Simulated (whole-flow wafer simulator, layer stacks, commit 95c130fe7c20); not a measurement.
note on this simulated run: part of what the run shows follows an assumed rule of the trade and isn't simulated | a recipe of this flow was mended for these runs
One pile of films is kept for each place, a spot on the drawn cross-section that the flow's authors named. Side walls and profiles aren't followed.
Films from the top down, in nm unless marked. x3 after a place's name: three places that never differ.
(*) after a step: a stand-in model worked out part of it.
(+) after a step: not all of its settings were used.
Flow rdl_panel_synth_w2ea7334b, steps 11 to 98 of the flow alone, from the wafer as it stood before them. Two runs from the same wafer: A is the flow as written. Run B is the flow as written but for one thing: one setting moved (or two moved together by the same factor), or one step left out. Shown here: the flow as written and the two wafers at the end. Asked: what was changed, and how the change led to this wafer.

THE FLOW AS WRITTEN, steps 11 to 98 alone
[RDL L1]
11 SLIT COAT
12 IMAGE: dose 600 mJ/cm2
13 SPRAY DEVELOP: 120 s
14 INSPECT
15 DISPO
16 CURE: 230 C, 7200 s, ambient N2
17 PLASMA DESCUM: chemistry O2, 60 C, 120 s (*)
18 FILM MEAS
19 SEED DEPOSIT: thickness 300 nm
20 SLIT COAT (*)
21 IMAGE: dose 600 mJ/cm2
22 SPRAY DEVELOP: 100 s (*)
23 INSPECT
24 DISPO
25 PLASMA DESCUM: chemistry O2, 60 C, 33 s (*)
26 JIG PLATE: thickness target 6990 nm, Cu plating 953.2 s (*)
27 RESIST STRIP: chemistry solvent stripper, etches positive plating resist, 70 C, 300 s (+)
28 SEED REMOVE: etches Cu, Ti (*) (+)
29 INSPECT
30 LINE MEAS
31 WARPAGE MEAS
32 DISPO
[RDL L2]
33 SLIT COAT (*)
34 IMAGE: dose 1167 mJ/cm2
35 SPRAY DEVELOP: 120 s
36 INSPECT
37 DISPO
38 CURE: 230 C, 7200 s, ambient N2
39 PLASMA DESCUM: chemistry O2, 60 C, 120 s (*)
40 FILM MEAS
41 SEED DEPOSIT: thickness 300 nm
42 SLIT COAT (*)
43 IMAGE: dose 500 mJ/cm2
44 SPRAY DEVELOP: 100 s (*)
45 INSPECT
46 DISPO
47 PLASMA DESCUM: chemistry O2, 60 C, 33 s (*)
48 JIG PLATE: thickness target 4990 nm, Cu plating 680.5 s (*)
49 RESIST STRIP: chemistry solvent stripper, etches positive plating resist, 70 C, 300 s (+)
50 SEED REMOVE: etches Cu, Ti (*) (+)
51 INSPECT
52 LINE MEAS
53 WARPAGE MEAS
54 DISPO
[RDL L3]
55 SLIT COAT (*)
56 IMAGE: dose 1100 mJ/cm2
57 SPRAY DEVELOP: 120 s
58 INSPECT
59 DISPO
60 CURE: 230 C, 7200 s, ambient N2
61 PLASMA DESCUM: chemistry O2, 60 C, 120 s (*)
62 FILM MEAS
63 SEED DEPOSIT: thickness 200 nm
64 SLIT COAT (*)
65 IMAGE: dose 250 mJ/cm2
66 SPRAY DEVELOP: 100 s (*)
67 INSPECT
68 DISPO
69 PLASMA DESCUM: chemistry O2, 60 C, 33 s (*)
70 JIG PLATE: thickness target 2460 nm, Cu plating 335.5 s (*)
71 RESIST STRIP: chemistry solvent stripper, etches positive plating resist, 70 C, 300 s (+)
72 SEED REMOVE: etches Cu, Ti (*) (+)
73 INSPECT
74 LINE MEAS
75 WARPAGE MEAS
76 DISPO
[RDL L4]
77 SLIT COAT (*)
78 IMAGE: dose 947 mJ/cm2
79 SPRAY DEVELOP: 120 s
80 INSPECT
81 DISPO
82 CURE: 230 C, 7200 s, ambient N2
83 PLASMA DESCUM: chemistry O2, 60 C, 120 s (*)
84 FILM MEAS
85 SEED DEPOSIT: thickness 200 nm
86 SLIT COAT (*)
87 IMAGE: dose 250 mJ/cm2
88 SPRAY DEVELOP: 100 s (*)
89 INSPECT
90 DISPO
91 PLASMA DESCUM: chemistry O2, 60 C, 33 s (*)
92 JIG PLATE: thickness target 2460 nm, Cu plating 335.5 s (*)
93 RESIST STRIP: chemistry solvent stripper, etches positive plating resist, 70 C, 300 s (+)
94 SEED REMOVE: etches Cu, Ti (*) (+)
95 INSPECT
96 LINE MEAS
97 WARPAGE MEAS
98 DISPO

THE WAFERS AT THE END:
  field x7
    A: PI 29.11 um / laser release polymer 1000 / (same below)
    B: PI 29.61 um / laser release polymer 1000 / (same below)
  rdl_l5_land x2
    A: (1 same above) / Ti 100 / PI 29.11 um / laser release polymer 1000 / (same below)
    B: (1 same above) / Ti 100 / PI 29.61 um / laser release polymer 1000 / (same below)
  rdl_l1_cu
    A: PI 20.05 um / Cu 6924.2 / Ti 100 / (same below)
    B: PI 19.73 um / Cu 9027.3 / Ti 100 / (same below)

The cause: step 26, JIG PLATE: Cu plating 1239 s was run, where the flow has Cu plating 953.2 s.

How the change led to this, step by step:
  26 JIG PLATE: thickness target 6990 nm, Cu plating 953.2 s (*)
      rdl_l1_cu, rdl_l1_via, rdl_l1_rim, rdl_l2_land, rdl_l2_via: A Cu +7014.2 | B Cu +9117.3
  33 SLIT COAT (*)
      rdl_l2_cu, rdl_l2_space: A PI +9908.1 | B PI +11 um
      field x7, rdl_l3_cu, rdl_l3_space and 9 more: A PI +8062.5 | B PI +8560.4
      (and at 4 more places)
  42 SLIT COAT (*)
      rdl_l1_via: A ILINE-POS-THICK-GRADE-A +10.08 um (new film) | B ILINE-POS-THICK-GRADE-A +9800.1 (new film)
      rdl_l2_cu, rdl_l2_space: A ILINE-POS-THICK-GRADE-A +10.13 um (new film) | B ILINE-POS-THICK-GRADE-A +10.36 um (new film)
      (and at 3 more places)
  44 SPRAY DEVELOP: 100 s (*)
      rdl_l2_cu: A ILINE-POS-THICK-GRADE-A -10.13 um (all of it) | B ILINE-POS-THICK-GRADE-A -10.36 um (all of it)
      rdl_l2_land: A ILINE-POS-THICK-GRADE-A -7139.5 (all of it) | B ILINE-POS-THICK-GRADE-A -6870.9 (all of it)
      (and at 1 more place)
  49 RESIST STRIP: chemistry solvent stripper, etches positive plating resist, 70 C, 300 s (+)
      rdl_l1_via: A ILINE-POS-THICK-GRADE-A -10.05 um (all of it) | B ILINE-POS-THICK-GRADE-A -9770.4 (all of it)
      rdl_l1_space: A ILINE-POS-THICK-GRADE-A -10.49 um (all of it) | B ILINE-POS-THICK-GRADE-A -10.75 um (all of it)
      (and at 1 more place)
  55 SLIT COAT (*)
      rdl_l1_space: A PI +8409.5 | B PI +8630.7
      rdl_l1_via: A PI +8010.4 | B PI +7774.1
      (and at 4 more places)
  64 SLIT COAT (*)
      rdl_l1_via: A ILINE-POS-THICK-GRADE-A +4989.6 (new film) | B ILINE-POS-THICK-GRADE-A +4844.7 (new film)
      rdl_l2_cu: A ILINE-POS-THICK-GRADE-A +5291.3 (new film) | B ILINE-POS-THICK-GRADE-A +5408.2 (new film)
      (and at 2 more places)
  71 RESIST STRIP: chemistry solvent stripper, etches positive plating resist, 70 C, 300 s (+)
      rdl_l1_via: A ILINE-POS-THICK-GRADE-A -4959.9 (all of it) | B ILINE-POS-THICK-GRADE-A -4815 (all of it)
      rdl_l2_cu: A ILINE-POS-THICK-GRADE-A -5261.6 (all of it) | B ILINE-POS-THICK-GRADE-A -5378.5 (all of it)
      (and at 2 more places)
